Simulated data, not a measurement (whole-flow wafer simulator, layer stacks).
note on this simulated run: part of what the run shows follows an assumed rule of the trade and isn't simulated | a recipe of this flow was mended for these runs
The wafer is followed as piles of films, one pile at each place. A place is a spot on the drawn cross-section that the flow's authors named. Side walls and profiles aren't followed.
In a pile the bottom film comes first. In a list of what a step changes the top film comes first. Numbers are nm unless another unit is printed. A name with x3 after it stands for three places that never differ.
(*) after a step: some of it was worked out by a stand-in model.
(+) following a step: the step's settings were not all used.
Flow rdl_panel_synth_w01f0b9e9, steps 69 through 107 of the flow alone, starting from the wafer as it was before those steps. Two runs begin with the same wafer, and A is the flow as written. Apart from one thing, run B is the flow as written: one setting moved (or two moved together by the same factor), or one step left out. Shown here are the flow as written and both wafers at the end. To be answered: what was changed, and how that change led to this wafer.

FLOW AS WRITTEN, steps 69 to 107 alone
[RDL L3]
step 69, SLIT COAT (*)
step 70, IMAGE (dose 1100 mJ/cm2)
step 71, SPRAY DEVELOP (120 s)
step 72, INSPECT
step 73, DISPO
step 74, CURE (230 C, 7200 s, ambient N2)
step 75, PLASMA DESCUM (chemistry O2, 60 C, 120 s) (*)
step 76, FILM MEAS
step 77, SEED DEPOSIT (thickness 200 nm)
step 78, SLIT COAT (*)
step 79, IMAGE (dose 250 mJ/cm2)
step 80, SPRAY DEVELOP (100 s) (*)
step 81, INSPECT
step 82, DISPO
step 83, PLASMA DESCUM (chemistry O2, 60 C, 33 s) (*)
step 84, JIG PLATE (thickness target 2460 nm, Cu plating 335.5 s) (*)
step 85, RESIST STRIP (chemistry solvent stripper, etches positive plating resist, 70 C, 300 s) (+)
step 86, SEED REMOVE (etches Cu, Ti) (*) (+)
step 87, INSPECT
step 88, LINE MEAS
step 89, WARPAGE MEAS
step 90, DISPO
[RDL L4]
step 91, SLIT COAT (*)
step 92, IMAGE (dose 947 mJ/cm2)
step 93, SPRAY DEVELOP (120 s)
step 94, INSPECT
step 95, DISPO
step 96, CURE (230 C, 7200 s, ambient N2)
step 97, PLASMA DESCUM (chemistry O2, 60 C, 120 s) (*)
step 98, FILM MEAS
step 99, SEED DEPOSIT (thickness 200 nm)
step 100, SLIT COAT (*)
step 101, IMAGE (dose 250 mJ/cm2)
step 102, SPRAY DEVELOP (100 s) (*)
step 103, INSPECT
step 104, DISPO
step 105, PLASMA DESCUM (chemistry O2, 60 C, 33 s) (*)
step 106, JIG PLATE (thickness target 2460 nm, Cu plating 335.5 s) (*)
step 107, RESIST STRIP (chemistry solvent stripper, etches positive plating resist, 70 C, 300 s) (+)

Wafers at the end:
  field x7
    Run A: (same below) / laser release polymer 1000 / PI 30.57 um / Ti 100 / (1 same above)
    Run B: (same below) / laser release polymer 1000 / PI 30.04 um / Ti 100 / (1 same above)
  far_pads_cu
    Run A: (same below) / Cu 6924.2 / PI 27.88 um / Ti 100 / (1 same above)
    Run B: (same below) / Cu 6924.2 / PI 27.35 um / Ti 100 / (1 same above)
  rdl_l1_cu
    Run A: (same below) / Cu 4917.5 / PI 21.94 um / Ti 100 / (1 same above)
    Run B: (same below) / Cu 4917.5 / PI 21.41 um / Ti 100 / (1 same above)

Cause: step 84, JIG PLATE: Cu plating 229.8 s was run, whereas the flow has Cu plating 335.5 s.

How this came from the change, step by step:
  step 84, JIG PLATE (thickness target 2460 nm, Cu plating 335.5 s) (*)
      rdl_l3_cu, rdl_l3_land, rdl_l3_via, rdl_l4_land, rdl_l4_via: A +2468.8 Cu | B +1691 Cu
  step 91, SLIT COAT (*)
      field x7, rdl_l5_land x2: A +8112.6 PI | B +7586 PI
      far_pads_cu: A +7829.7 PI | B +7308.4 PI
      (as well as at 15 more places)
  step 100, SLIT COAT (*)
      rdl_l3_land: A +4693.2 ILINE-POS-THICK-GRADE-A (new film) | B +4906.3 ILINE-POS-THICK-GRADE-A (new film)
      rdl_l3_via: A +4627.8 ILINE-POS-THICK-GRADE-A (new film) | B +4914.8 ILINE-POS-THICK-GRADE-A (new film)
      (as well as at 1 more place)
  step 102, SPRAY DEVELOP (100 s) (*)
      rdl_l4_land: A -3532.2 ILINE-POS-THICK-GRADE-A (all of it) | B -3610.1 ILINE-POS-THICK-GRADE-A (all of it)
  step 107, RESIST STRIP (chemistry solvent stripper, etches positive plating resist, 70 C, 300 s) (+)
      rdl_l3_land: A -4663.5 ILINE-POS-THICK-GRADE-A (all of it) | B -4876.6 ILINE-POS-THICK-GRADE-A (all of it)
      rdl_l3_via: A -4598.1 ILINE-POS-THICK-GRADE-A (all of it) | B -4885.1 ILINE-POS-THICK-GRADE-A (all of it)
